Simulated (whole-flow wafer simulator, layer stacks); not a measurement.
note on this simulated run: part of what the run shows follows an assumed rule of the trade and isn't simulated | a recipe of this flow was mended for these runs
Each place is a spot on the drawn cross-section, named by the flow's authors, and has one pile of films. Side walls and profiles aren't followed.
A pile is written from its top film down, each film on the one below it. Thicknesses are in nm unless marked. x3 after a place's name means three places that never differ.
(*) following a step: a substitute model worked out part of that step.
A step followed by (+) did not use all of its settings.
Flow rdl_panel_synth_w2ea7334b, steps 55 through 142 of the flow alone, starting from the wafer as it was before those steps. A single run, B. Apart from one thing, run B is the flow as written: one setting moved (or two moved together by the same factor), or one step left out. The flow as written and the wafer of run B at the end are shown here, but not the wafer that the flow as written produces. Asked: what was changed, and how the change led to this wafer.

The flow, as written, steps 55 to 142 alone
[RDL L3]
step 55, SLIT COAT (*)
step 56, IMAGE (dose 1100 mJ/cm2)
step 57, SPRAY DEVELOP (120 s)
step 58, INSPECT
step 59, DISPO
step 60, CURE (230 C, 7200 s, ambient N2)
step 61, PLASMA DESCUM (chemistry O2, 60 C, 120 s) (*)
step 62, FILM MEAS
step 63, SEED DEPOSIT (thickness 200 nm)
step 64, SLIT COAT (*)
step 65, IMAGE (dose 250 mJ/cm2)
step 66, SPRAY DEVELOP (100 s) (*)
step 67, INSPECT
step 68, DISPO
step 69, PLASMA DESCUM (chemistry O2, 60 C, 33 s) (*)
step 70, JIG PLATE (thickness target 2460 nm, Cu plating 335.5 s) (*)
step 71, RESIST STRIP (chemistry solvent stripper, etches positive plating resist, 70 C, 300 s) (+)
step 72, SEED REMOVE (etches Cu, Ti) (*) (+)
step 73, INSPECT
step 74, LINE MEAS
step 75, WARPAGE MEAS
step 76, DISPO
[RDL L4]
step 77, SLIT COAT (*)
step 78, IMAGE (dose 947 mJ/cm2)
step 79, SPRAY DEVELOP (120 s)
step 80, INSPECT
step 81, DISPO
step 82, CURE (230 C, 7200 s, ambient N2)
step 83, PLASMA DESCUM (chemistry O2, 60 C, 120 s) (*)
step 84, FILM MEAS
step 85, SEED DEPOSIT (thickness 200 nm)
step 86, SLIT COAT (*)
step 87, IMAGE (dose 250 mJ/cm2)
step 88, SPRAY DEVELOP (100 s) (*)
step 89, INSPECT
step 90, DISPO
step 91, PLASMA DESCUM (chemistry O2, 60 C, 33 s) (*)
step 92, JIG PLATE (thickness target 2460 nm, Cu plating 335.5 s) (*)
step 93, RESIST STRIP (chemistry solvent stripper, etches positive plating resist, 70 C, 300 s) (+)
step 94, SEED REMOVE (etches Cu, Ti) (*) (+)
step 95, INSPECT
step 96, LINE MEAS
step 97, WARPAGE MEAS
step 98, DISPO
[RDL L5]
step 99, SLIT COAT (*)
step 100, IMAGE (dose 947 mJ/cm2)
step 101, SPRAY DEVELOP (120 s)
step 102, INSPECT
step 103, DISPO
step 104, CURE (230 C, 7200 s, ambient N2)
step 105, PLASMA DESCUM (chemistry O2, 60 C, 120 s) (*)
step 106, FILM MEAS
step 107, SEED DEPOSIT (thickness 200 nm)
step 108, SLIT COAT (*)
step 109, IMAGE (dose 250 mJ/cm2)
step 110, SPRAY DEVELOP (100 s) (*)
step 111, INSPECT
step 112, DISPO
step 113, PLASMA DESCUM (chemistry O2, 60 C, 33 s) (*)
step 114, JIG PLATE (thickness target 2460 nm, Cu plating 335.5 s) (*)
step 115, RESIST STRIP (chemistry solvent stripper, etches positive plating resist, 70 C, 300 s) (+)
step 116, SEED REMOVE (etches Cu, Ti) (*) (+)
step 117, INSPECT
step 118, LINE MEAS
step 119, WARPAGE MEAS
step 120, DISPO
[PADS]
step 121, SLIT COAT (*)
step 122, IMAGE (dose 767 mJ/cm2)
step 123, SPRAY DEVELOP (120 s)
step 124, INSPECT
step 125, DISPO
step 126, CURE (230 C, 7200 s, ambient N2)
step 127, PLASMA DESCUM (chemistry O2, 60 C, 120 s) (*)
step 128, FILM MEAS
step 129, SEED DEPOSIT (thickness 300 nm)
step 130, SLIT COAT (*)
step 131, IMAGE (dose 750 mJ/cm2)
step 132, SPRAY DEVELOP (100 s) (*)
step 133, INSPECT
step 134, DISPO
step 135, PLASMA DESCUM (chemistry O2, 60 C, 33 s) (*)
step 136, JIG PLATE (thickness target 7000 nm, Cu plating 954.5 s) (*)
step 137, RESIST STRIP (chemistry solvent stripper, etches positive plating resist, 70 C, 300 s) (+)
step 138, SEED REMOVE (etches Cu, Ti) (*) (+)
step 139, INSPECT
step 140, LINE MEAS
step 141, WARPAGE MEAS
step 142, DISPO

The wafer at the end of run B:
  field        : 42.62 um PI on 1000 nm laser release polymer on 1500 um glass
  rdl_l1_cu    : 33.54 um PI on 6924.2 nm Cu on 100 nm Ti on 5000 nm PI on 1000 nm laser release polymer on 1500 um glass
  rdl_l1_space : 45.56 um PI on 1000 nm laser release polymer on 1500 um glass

What caused this: step 70, JIG PLATE: Cu plating 234.8 s was run, whereas the flow has Cu plating 335.5 s.

How this came from the change, step by step:
  step 70, JIG PLATE (thickness target 2460 nm, Cu plating 335.5 s) (*)
      rdl_l3_cu, rdl_l3_land, rdl_l3_via, rdl_l4_land, rdl_l4_via: Cu gains 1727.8 (as written it would have been: Cu gains 2468.8)
  step 77, SLIT COAT (*)
      field, rdl_l5_cu, rdl_l5_space and 6 more: PI gains 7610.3 (as written it would have been: PI gains 8112.6)
      rdl_l1_cu: PI gains 7479.6 (as written it would have been: PI gains 7979.2)
      (as well as at 13 more places)
  step 86, SLIT COAT (*)
      rdl_l3_land: ILINE-POS-THICK-GRADE-A gains 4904 (new film) (as written it would have been: ILINE-POS-THICK-GRADE-A gains 4693.2 (new film))
      rdl_l3_via: ILINE-POS-THICK-GRADE-A gains 4910.2 (new film) (as written it would have been: ILINE-POS-THICK-GRADE-A gains 4627.8 (new film))
      (as well as at 1 more place)
  step 88, SPRAY DEVELOP (100 s) (*)
      rdl_l4_land: ILINE-POS-THICK-GRADE-A loses 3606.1 (all of it) (as written it would have been: ILINE-POS-THICK-GRADE-A loses 3532.2 (all of it))
  step 93, RESIST STRIP (chemistry solvent stripper, etches positive plating resist, 70 C, 300 s) (+)
      rdl_l3_land: ILINE-POS-THICK-GRADE-A loses 4874.3 (all of it) (as written it would have been: ILINE-POS-THICK-GRADE-A loses 4663.5 (all of it))
      rdl_l3_via: ILINE-POS-THICK-GRADE-A loses 4880.5 (all of it) (as written it would have been: ILINE-POS-THICK-GRADE-A loses 4598.1 (all of it))
  step 99, SLIT COAT (*)
      rdl_l3_land: PI gains 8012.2 (as written it would have been: PI gains 7789.3)
      rdl_l3_via: PI gains 8016.9 (as written it would have been: PI gains 7710.9)
      (as well as at 1 more place)
  step 130, SLIT COAT (*)
      rdl_l2_cu, rdl_l2_space: ILINE-POS-THICK-GRADE-A gains 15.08 um (new film) (as written it would have been: ILINE-POS-THICK-GRADE-A gains 15.07 um (new film))
      rdl_l3_cu, rdl_l3_space: ILINE-POS-THICK-GRADE-A gains 15 um (new film) (as written it would have been: ILINE-POS-THICK-GRADE-A gains 15.01 um (new film))
      (as well as at 6 more places)
  step 137, RESIST STRIP (chemistry solvent stripper, etches positive plating resist, 70 C, 300 s) (+)
      rdl_l3_cu, rdl_l3_space: ILINE-POS-THICK-GRADE-A loses 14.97 um (all of it) (as written it would have been: ILINE-POS-THICK-GRADE-A loses 14.98 um (all of it))
      rdl_l2_via: ILINE-POS-THICK-GRADE-A loses 14.85 um (all of it) (as written it would have been: ILINE-POS-THICK-GRADE-A loses 14.86 um (all of it))
      (as well as at 5 more places)
